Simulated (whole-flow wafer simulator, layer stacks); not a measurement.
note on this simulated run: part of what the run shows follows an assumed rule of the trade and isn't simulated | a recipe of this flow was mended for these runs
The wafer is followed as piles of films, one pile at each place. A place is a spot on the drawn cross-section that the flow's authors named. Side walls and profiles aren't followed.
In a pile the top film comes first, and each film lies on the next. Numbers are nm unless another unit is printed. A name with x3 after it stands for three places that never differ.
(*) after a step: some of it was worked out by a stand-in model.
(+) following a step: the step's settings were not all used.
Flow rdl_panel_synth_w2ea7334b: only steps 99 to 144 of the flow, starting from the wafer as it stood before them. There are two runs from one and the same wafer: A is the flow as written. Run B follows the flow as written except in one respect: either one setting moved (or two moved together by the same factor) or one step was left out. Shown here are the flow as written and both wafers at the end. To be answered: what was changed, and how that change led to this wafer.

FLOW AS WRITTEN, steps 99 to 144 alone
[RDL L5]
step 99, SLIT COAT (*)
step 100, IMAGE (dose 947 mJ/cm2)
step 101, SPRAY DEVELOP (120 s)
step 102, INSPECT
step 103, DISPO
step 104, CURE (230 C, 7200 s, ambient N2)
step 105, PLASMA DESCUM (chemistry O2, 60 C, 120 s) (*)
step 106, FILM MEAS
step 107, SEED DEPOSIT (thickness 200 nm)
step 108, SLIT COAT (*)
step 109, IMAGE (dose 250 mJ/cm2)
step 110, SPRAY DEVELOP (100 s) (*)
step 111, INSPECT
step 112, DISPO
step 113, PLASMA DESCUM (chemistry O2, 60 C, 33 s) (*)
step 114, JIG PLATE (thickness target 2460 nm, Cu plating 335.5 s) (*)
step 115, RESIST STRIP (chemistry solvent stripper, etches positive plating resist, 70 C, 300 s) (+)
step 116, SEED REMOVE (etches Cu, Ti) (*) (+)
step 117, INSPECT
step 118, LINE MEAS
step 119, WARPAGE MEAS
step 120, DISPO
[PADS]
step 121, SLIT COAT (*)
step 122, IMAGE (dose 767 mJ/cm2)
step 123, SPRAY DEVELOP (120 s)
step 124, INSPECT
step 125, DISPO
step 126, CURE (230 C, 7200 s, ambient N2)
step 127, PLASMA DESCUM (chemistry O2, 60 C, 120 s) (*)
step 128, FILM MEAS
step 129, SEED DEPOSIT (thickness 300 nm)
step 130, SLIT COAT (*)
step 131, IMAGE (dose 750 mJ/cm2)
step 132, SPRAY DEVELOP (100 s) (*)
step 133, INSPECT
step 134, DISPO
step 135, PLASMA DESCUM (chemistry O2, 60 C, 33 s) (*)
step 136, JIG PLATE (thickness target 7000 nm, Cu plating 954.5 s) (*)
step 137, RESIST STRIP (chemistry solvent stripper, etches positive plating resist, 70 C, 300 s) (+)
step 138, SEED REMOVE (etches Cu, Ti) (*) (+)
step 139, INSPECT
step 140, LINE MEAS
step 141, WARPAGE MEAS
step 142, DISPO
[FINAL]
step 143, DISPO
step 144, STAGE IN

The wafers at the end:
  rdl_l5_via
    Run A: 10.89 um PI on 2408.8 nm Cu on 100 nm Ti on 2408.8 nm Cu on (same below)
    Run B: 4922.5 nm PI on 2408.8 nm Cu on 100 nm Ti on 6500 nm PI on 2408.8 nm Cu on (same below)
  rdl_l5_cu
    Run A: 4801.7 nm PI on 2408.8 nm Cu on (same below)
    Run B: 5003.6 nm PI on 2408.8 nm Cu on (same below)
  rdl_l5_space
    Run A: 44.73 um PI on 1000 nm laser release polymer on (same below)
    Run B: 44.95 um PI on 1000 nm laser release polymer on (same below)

The reason: step 101, SPRAY DEVELOP: 120 s, was omitted.

The path from the change to this, step by step:
  step 108, SLIT COAT (*)
      rdl_l5_cu: A ILINE-POS-THICK-GRADE-A gains 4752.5 (new film) | B ILINE-POS-THICK-GRADE-A gains 5109.1 (new film)
      rdl_l5_space: A ILINE-POS-THICK-GRADE-A gains 4439.2 (new film) | B ILINE-POS-THICK-GRADE-A gains 5027.3 (new film)
      (as well as at 2 more places)
  step 110, SPRAY DEVELOP (100 s) (*)
      rdl_l5_cu: A ILINE-POS-THICK-GRADE-A loses 4752.5 (all of it) | B ILINE-POS-THICK-GRADE-A loses 5109.1 (all of it)
      rdl_l5_land: A ILINE-POS-THICK-GRADE-A loses 3532.2 (all of it) | B ILINE-POS-THICK-GRADE-A loses 4703.7 (all of it)
      (as well as at 1 more place)
  step 115, RESIST STRIP (chemistry solvent stripper, etches positive plating resist, 70 C, 300 s) (+)
      rdl_l5_space: A ILINE-POS-THICK-GRADE-A loses 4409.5 (all of it) | B ILINE-POS-THICK-GRADE-A loses 4997.6 (all of it)
  step 121, SLIT COAT (*)
      rdl_l5_via: A PI gains 10.89 um (new film) | B PI gains 4922.5 (new film)
      rdl_l5_cu: A PI gains 4801.7 (new film) | B PI gains 5003.6 (new film)
      (as well as at 2 more places)
  step 130, SLIT COAT (*)
      rdl_l5_cu: A ILINE-POS-THICK-GRADE-A gains 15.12 um (new film) | B ILINE-POS-THICK-GRADE-A gains 15.24 um (new film)
      rdl_l5_space: A ILINE-POS-THICK-GRADE-A gains 15.12 um (new film) | B ILINE-POS-THICK-GRADE-A gains 15.21 um (new film)
      (as well as at 2 more places)
  step 137, RESIST STRIP (chemistry solvent stripper, etches positive plating resist, 70 C, 300 s) (+)
      rdl_l5_cu: A ILINE-POS-THICK-GRADE-A loses 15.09 um (all of it) | B ILINE-POS-THICK-GRADE-A loses 15.21 um (all of it)
      rdl_l5_space: A ILINE-POS-THICK-GRADE-A loses 15.09 um (all of it) | B ILINE-POS-THICK-GRADE-A loses 15.19 um (all of it)
      (as well as at 2 more places)
With metal films that touch counted as one body, rdl_l5_via has 2 bodies (between them, from the top down: PI 6500); the flow as written gives 1 body.
